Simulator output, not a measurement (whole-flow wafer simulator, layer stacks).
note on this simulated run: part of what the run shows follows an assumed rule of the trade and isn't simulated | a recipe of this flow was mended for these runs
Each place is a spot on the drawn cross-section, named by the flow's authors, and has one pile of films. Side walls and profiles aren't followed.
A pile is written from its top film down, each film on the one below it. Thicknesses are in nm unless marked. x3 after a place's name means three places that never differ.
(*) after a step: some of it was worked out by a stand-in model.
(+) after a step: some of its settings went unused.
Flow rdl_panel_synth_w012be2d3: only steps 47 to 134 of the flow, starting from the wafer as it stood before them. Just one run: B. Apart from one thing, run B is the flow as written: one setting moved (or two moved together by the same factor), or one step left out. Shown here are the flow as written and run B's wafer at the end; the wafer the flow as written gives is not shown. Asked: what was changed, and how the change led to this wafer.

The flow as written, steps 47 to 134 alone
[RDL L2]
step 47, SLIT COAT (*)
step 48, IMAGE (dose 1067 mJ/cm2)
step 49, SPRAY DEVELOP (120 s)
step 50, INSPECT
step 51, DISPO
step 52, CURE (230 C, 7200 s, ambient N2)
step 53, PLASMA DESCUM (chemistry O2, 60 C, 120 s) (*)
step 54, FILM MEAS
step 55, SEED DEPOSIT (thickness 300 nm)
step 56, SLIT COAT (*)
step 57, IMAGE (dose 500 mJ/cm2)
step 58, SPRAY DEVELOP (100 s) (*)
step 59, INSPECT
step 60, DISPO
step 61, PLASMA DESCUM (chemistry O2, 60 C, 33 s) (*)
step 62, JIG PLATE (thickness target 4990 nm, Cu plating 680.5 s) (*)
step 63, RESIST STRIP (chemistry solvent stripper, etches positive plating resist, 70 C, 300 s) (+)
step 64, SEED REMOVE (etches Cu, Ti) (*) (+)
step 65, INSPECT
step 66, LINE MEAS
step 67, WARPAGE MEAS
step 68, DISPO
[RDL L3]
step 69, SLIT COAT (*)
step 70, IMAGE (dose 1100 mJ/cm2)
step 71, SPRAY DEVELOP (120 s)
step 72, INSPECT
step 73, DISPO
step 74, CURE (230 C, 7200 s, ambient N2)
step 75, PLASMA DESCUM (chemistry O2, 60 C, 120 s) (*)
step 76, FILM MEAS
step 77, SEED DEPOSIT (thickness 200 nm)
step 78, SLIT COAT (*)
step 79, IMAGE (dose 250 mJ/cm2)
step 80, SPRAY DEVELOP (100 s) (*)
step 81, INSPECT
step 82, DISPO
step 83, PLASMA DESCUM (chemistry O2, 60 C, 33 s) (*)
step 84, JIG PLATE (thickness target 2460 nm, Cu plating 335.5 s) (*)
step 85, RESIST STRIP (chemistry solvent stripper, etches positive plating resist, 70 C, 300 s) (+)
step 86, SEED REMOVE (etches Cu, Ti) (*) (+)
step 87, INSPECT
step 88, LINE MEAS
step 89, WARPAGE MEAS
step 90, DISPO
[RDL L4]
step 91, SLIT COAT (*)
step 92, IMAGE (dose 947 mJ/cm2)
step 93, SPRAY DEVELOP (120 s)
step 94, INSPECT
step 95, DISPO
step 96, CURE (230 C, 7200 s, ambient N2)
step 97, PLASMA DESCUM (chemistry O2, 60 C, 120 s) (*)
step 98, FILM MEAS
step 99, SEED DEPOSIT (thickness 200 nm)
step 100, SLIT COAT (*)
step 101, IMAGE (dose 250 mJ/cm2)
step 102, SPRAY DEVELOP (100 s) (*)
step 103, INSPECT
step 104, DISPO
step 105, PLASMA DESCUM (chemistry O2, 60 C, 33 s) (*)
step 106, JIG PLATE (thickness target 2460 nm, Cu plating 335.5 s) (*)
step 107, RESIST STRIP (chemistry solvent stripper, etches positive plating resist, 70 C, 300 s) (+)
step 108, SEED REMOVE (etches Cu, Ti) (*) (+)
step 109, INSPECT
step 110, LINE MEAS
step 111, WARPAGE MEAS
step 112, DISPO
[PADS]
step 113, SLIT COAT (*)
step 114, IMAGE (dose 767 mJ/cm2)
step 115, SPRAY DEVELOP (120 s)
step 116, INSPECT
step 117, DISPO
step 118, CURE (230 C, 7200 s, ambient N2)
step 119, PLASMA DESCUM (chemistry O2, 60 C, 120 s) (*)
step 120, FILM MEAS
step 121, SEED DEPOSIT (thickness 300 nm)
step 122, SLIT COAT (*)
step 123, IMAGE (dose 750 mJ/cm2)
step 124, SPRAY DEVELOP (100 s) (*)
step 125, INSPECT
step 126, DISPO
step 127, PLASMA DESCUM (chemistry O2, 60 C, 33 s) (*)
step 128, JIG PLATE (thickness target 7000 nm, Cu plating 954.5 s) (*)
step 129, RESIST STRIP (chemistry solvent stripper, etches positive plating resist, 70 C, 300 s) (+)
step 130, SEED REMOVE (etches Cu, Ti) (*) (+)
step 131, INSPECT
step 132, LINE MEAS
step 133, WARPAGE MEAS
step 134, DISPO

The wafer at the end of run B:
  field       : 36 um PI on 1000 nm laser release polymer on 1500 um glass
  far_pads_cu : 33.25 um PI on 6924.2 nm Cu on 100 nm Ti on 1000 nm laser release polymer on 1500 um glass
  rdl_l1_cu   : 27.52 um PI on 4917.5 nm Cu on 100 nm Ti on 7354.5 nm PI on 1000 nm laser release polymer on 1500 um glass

What caused this: step 62, JIG PLATE: Cu plating 476.3 s was run, though the flow has Cu plating 680.5 s.

How this came from the change, step by step:
  step 62, JIG PLATE (thickness target 4990 nm, Cu plating 680.5 s) (*)
      rdl_l2_cu, rdl_l2_land, rdl_l2_via, rdl_l2_rim, rdl_l3_land, rdl_l3_via: Cu gains 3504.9 (it would be, as written: Cu gains 5007.5)
  step 69, SLIT COAT (*)
      rdl_l2_space: PI gains 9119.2 (it would be, as written: PI gains 10.31 um)
      field, rdl_l4_cu, rdl_l4_space and 6 more: PI gains 7472.9 (it would be, as written: PI gains 7936.4)
      (also at 12 further places)
  step 78, SLIT COAT (*)
      rdl_l3_cu, rdl_l3_space: ILINE-POS-THICK-GRADE-A gains 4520 (new film) (it would be, as written: ILINE-POS-THICK-GRADE-A gains 4624.3 (new film))
      rdl_l2_cu: ILINE-POS-THICK-GRADE-A gains 5059.3 (new film) (it would be, as written: ILINE-POS-THICK-GRADE-A gains 5163.2 (new film))
      (also at 5 further places)
  step 80, SPRAY DEVELOP (100 s) (*)
      rdl_l3_cu: ILINE-POS-THICK-GRADE-A loses 4520 (all of it) (it would be, as written: ILINE-POS-THICK-GRADE-A loses 4624.3 (all of it))
      rdl_l3_land: ILINE-POS-THICK-GRADE-A loses 2977.1 (all of it) (it would be, as written: ILINE-POS-THICK-GRADE-A loses 2880.1 (all of it))
  step 85, RESIST STRIP (chemistry solvent stripper, etches positive plating resist, 70 C, 300 s) (+)
      rdl_l2_cu: ILINE-POS-THICK-GRADE-A loses 5029.6 (all of it) (it would be, as written: ILINE-POS-THICK-GRADE-A loses 5133.5 (all of it))
      rdl_l2_space: ILINE-POS-THICK-GRADE-A loses 5291.7 (all of it) (it would be, as written: ILINE-POS-THICK-GRADE-A loses 5505.7 (all of it))
      (also at 4 further places)
  step 91, SLIT COAT (*)
      rdl_l2_space: PI gains 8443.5 (it would be, as written: PI gains 8655.3)
      rdl_l1_rim: PI gains 7982.6 (it would be, as written: PI gains 8215.5)
      (also at 3 further places)
  step 100, SLIT COAT (*)
      rdl_l2_via: ILINE-POS-THICK-GRADE-A gains 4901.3 (new film) (it would be, as written: ILINE-POS-THICK-GRADE-A gains 4724.8 (new film))
  step 107, RESIST STRIP (chemistry solvent stripper, etches positive plating resist, 70 C, 300 s) (+)
      rdl_l2_via: ILINE-POS-THICK-GRADE-A loses 4871.6 (all of it) (it would be, as written: ILINE-POS-THICK-GRADE-A loses 4695.1 (all of it))
  step 113, SLIT COAT (*)
      rdl_l2_via: PI gains 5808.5 (it would be, as written: PI gains 5647.6)
  step 122, SLIT COAT (*)
      rdl_l2_cu, rdl_l2_space: ILINE-POS-THICK-GRADE-A gains 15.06 um (new film) (it would be, as written: ILINE-POS-THICK-GRADE-A gains 15.12 um (new film))
      rdl_l1_land: ILINE-POS-THICK-GRADE-A gains 14.82 um (new film) (it would be, as written: ILINE-POS-THICK-GRADE-A gains 14.83 um (new film))
      (also at 7 further places)
  step 129, RESIST STRIP (chemistry solvent stripper, etches positive plating resist, 70 C, 300 s) (+)
      rdl_l2_cu, rdl_l2_space: ILINE-POS-THICK-GRADE-A loses 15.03 um (all of it) (it would be, as written: ILINE-POS-THICK-GRADE-A loses 15.09 um (all of it))
      rdl_l1_space: ILINE-POS-THICK-GRADE-A loses 15.15 um (all of it) (it would be, as written: ILINE-POS-THICK-GRADE-A loses 15.14 um (all of it))
      (also at 8 further places)
